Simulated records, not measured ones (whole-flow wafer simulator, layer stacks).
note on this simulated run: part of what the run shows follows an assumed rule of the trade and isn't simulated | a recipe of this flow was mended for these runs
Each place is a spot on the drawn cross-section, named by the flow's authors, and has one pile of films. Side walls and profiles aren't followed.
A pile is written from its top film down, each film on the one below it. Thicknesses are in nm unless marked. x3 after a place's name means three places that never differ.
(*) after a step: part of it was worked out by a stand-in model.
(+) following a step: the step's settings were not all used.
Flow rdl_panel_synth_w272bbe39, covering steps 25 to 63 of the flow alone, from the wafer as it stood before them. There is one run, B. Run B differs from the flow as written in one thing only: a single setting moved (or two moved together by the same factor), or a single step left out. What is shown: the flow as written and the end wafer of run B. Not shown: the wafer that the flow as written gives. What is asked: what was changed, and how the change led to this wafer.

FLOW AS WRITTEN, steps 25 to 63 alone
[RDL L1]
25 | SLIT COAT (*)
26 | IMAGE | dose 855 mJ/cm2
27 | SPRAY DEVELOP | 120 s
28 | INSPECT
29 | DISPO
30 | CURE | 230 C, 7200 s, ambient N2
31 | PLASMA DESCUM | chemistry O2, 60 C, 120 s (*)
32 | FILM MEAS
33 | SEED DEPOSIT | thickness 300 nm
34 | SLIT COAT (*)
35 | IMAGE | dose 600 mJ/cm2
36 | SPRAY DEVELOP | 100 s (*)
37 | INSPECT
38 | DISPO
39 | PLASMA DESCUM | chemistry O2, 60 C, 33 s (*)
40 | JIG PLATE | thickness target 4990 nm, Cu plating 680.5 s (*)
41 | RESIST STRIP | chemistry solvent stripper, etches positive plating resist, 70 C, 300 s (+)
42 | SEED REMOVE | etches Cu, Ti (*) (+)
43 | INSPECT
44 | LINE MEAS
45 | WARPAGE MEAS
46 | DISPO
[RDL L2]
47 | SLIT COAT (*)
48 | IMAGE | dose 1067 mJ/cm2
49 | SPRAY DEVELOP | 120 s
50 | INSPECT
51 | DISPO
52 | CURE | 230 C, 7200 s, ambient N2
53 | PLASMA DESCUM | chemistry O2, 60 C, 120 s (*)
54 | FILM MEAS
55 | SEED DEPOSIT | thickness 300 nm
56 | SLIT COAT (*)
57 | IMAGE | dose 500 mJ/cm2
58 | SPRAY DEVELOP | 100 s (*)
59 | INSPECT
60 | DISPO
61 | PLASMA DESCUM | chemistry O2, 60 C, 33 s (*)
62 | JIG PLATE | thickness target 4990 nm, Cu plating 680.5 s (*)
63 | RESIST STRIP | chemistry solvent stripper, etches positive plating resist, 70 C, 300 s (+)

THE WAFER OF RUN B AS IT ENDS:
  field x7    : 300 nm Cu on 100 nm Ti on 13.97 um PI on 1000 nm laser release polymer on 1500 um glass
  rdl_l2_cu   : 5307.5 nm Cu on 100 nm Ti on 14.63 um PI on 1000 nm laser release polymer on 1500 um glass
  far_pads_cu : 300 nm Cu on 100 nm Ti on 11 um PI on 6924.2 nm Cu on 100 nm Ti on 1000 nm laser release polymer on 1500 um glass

The reason: step 40, JIG PLATE: Cu plating 351.1 s was run, whereas the flow has Cu plating 680.5 s.

The path from the change to this, step by step:
  40 | JIG PLATE | thickness target 4990 nm, Cu plating 680.5 s (*)
      rdl_l1_cu, rdl_l1_land, rdl_l1_via, rdl_l1_rim, rdl_l2_land, rdl_l2_via: Cu gains 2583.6 (in the flow as written it would be: Cu gains 5007.5)
  47 | SLIT COAT (*)
      field x7, rdl_l2_rim x3: PI gains 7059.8 (in the flow as written it would be: PI gains 7600.9)
      rdl_l2_cu, rdl_l2_space: PI gains 7719.8 (in the flow as written it would be: PI gains 8899.9)
      (and at 5 other places as well)
  56 | SLIT COAT (*)
      rdl_l1_via: ILINE-POS-THICK-GRADE-A gains 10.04 um (new film) (in the flow as written it would be: ILINE-POS-THICK-GRADE-A gains 9582.7 (new film))
      rdl_l2_cu, rdl_l2_space: ILINE-POS-THICK-GRADE-A gains 9565.9 (new film) (in the flow as written it would be: ILINE-POS-THICK-GRADE-A gains 9884.2 (new film))
      (and at 7 other places as well)
  58 | SPRAY DEVELOP | 100 s (*)
      rdl_l2_cu: ILINE-POS-THICK-GRADE-A loses 9565.9 (all of it) (in the flow as written it would be: ILINE-POS-THICK-GRADE-A loses 9884.2 (all of it))
      rdl_l2_land: ILINE-POS-THICK-GRADE-A loses 7778.5 (all of it) (in the flow as written it would be: ILINE-POS-THICK-GRADE-A loses 7416.3 (all of it))
      (and at 1 other place as well)
  63 | RESIST STRIP | chemistry solvent stripper, etches positive plating resist, 70 C, 300 s (+)
      rdl_l1_via: ILINE-POS-THICK-GRADE-A loses 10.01 um (all of it) (in the flow as written it would be: ILINE-POS-THICK-GRADE-A loses 9553 (all of it))
      far_pads_cu: ILINE-POS-THICK-GRADE-A loses 9587.1 (all of it) (in the flow as written it would be: ILINE-POS-THICK-GRADE-A loses 9903.4 (all of it))
      (and at 5 other places as well)
